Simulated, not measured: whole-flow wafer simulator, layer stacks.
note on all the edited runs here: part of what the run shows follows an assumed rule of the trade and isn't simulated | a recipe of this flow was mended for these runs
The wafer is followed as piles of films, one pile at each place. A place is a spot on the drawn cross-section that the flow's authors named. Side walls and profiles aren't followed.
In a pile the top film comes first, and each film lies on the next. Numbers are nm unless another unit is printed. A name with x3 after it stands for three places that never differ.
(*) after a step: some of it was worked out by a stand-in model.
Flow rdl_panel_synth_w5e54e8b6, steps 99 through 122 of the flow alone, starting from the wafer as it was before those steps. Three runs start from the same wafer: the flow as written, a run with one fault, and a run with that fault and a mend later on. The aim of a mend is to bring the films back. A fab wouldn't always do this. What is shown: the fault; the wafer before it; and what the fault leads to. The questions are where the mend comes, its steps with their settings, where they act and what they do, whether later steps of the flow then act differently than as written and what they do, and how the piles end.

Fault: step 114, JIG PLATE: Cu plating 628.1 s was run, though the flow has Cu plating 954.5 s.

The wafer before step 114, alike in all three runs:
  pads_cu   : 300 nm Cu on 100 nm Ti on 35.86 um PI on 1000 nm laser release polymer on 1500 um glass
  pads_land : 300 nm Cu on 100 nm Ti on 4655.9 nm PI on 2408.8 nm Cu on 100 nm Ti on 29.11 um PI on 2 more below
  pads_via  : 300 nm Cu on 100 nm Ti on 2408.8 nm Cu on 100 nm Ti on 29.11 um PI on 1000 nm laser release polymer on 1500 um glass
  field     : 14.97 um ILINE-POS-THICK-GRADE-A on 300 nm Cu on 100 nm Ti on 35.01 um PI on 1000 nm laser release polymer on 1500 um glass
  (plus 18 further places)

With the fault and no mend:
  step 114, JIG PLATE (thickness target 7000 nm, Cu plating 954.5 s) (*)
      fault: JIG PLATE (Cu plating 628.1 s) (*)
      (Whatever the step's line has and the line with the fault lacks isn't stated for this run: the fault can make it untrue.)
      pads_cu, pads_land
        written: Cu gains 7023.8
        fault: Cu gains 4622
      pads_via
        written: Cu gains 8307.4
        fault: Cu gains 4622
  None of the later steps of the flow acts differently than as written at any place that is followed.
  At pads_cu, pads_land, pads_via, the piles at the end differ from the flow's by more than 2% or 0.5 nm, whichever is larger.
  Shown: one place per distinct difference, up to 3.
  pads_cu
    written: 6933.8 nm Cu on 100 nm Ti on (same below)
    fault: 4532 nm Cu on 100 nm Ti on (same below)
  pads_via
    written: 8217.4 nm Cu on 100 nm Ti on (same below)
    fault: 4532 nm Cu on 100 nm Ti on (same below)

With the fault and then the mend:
  The mend follows step 114.
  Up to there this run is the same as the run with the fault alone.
  step 114a, JIG PLATE (Cu plating 326.4 s) (*) (the flow's step 114, run once more with other settings)
      pads_cu, pads_land
        Cu gains 2401.9
      pads_via
        Cu gains 3685.5
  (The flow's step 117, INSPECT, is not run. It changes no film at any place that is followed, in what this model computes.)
  None of the later steps of the flow acts differently than as written at any place that is followed.
  By the end, the piles equal the flow's at every place that both follow.
